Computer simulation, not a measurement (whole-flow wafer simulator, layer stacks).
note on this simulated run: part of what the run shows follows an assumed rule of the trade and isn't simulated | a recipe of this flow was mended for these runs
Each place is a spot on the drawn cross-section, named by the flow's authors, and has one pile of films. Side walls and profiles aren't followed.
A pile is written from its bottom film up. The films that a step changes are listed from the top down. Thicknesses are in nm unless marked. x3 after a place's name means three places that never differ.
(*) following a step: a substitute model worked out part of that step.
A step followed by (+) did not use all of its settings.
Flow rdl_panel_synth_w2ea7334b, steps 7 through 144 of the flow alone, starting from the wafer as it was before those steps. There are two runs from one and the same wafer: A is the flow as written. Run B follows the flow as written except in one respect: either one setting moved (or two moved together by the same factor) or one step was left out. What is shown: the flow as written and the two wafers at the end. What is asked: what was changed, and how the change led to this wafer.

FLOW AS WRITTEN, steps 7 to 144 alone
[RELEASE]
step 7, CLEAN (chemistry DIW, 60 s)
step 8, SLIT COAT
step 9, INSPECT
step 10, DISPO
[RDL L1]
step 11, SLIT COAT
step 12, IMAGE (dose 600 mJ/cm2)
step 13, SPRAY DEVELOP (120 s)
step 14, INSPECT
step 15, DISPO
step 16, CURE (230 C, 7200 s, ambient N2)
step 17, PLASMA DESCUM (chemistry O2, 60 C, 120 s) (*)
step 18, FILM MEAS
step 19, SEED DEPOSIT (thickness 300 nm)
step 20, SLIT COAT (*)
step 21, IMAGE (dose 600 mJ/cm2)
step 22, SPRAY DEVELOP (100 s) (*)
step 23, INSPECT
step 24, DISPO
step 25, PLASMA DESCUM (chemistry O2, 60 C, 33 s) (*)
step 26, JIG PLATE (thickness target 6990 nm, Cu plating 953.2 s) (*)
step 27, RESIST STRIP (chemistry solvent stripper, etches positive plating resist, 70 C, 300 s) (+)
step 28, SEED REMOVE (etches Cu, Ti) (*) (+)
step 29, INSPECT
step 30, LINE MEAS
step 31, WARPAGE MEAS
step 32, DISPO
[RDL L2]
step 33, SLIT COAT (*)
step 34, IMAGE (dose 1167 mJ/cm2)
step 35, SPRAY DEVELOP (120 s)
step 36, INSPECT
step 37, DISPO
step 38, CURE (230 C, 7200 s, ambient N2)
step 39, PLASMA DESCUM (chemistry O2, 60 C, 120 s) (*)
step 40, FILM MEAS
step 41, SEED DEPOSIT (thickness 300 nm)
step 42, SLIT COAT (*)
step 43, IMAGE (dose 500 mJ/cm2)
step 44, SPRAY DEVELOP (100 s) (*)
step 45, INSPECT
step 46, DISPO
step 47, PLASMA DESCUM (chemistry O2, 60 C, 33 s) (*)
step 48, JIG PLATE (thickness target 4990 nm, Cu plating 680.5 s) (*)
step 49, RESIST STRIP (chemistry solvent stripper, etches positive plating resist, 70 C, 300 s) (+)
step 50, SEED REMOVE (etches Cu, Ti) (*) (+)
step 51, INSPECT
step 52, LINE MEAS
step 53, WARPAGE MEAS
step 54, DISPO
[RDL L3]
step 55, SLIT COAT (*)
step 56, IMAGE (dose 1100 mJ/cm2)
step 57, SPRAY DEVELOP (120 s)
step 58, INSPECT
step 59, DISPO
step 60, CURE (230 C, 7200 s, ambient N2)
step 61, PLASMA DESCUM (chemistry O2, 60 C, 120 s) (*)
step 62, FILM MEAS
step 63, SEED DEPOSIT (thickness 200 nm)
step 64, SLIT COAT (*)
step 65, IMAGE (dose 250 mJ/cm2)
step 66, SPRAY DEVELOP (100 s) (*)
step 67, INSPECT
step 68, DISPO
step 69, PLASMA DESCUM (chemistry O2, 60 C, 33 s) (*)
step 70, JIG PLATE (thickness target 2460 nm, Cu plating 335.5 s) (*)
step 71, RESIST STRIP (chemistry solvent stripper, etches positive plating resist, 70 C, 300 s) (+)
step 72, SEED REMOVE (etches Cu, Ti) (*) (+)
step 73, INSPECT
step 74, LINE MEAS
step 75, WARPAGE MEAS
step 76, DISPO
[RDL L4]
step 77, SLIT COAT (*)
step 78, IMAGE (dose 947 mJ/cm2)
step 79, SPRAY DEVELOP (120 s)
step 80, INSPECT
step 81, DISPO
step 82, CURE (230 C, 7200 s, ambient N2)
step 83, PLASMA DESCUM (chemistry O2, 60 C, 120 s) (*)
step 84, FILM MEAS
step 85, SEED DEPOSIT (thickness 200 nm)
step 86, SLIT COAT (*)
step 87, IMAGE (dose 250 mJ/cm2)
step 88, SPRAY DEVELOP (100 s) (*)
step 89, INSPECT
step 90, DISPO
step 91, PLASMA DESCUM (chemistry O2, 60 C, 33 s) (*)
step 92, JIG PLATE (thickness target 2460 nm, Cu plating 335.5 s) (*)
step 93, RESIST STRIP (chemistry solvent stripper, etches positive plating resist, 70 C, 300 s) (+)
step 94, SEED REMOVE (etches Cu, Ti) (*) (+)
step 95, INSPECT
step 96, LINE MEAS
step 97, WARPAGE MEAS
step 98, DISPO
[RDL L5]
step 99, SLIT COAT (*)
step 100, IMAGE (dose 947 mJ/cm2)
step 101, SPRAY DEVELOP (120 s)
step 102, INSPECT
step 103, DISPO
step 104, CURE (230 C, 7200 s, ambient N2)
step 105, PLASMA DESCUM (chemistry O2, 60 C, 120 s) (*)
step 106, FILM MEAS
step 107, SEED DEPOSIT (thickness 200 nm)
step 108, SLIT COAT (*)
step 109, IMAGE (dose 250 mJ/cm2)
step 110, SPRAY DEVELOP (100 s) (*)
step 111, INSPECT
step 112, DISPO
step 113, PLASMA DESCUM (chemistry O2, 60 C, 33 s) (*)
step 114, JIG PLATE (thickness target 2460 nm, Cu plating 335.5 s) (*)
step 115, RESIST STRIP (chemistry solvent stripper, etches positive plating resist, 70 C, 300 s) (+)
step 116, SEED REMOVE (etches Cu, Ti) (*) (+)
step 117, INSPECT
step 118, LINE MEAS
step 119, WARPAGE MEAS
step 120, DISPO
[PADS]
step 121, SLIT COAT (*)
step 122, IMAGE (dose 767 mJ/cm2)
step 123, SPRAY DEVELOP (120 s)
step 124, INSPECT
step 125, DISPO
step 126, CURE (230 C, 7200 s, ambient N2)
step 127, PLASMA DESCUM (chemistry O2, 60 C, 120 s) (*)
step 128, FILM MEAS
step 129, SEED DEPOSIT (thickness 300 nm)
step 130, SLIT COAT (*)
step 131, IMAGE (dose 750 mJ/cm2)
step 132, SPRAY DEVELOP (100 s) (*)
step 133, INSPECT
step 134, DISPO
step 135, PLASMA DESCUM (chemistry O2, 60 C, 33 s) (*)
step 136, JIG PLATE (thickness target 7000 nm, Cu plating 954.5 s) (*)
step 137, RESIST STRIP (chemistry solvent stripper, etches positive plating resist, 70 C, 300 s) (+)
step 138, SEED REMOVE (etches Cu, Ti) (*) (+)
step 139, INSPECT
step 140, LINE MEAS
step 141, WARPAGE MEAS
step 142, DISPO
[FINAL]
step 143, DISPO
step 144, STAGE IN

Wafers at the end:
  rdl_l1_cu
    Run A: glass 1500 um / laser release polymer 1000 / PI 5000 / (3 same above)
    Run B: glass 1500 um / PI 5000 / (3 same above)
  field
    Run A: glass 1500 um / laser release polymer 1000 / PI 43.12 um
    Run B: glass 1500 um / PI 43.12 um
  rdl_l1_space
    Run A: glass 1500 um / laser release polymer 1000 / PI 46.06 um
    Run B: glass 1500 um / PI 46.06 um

What caused this: step 8, SLIT COAT, was skipped.

The path from the change to this, step by step:
  (no step that both runs have acts differently)
